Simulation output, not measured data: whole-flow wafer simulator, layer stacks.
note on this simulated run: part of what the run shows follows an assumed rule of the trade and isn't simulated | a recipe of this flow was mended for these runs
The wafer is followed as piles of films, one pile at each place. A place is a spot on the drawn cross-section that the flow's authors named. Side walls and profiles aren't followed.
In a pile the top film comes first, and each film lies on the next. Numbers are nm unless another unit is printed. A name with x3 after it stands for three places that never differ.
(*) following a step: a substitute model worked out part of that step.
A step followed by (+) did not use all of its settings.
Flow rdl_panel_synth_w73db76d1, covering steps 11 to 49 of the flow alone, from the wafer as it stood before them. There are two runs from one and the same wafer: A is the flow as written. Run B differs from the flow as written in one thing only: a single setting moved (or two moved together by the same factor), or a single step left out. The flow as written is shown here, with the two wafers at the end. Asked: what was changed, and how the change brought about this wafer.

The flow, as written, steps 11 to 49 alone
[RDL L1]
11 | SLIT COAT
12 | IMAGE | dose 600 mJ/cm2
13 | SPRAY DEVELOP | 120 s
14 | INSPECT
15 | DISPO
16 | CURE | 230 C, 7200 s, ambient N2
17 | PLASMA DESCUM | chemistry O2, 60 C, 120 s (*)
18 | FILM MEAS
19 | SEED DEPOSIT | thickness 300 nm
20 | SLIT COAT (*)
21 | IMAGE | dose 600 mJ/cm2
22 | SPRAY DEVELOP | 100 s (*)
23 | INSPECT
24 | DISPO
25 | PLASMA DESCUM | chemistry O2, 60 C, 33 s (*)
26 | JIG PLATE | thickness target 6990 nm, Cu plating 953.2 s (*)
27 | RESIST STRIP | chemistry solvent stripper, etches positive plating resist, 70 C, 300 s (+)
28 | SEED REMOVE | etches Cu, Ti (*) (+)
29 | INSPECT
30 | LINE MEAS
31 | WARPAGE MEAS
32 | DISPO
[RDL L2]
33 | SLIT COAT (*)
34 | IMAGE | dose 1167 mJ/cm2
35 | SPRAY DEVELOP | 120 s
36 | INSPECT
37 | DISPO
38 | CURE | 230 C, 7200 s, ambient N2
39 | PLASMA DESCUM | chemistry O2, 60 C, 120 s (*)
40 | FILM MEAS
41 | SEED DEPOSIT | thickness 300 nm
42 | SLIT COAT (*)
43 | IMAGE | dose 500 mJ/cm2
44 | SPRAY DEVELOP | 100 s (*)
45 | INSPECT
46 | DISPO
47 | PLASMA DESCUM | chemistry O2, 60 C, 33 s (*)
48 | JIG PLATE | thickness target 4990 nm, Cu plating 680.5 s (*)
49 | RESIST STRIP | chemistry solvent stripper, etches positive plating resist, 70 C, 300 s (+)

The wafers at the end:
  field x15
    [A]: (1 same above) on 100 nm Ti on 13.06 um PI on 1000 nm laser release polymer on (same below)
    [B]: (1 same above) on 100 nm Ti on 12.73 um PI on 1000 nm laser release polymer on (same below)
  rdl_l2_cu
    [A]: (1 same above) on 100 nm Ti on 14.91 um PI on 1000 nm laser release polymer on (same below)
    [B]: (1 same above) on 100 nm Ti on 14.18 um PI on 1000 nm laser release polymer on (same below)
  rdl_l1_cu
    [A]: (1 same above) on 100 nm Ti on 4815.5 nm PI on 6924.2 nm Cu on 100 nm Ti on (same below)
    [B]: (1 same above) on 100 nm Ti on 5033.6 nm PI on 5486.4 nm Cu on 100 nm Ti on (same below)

What caused this: step 26, JIG PLATE: Cu plating 757.8 s was run, whereas the flow has Cu plating 953.2 s.

Step by step, how the change led to this:
  26 | JIG PLATE | thickness target 6990 nm, Cu plating 953.2 s (*)
      rdl_l1_cu, rdl_l1_via, rdl_l1_rim, rdl_l2_land, rdl_l2_via: A Cu gains 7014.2 | B Cu gains 5576.4
  33 | SLIT COAT (*)
      rdl_l1_space: A PI gains 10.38 um | B PI gains 9402.8
      field x15, rdl_l2_rim x3: A PI gains 8062.5 | B PI gains 7730.5
      (also at 5 further places)
  42 | SLIT COAT (*)
      rdl_l2_cu, rdl_l2_space: A ILINE-POS-THICK-GRADE-A gains 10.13 um (new film) | B ILINE-POS-THICK-GRADE-A gains 9954.9 (new film)
      rdl_l1_space: A ILINE-POS-THICK-GRADE-A gains 10.52 um (new film) | B ILINE-POS-THICK-GRADE-A gains 10.32 um (new film)
      (also at 3 further places)
  44 | SPRAY DEVELOP | 100 s (*)
      rdl_l2_cu: A ILINE-POS-THICK-GRADE-A loses 10.13 um (all of it) | B ILINE-POS-THICK-GRADE-A loses 9954.9 (all of it)
      rdl_l2_land: A ILINE-POS-THICK-GRADE-A loses 7139.5 (all of it) | B ILINE-POS-THICK-GRADE-A loses 7335.7 (all of it)
      (also at 1 further place)
  49 | RESIST STRIP | chemistry solvent stripper, etches positive plating resist, 70 C, 300 s (+)
      rdl_l2_space: A ILINE-POS-THICK-GRADE-A loses 10.1 um (all of it) | B ILINE-POS-THICK-GRADE-A loses 9925.2 (all of it)
      rdl_l1_space: A ILINE-POS-THICK-GRADE-A loses 10.49 um (all of it) | B ILINE-POS-THICK-GRADE-A loses 10.29 um (all of it)
      (also at 1 further place)
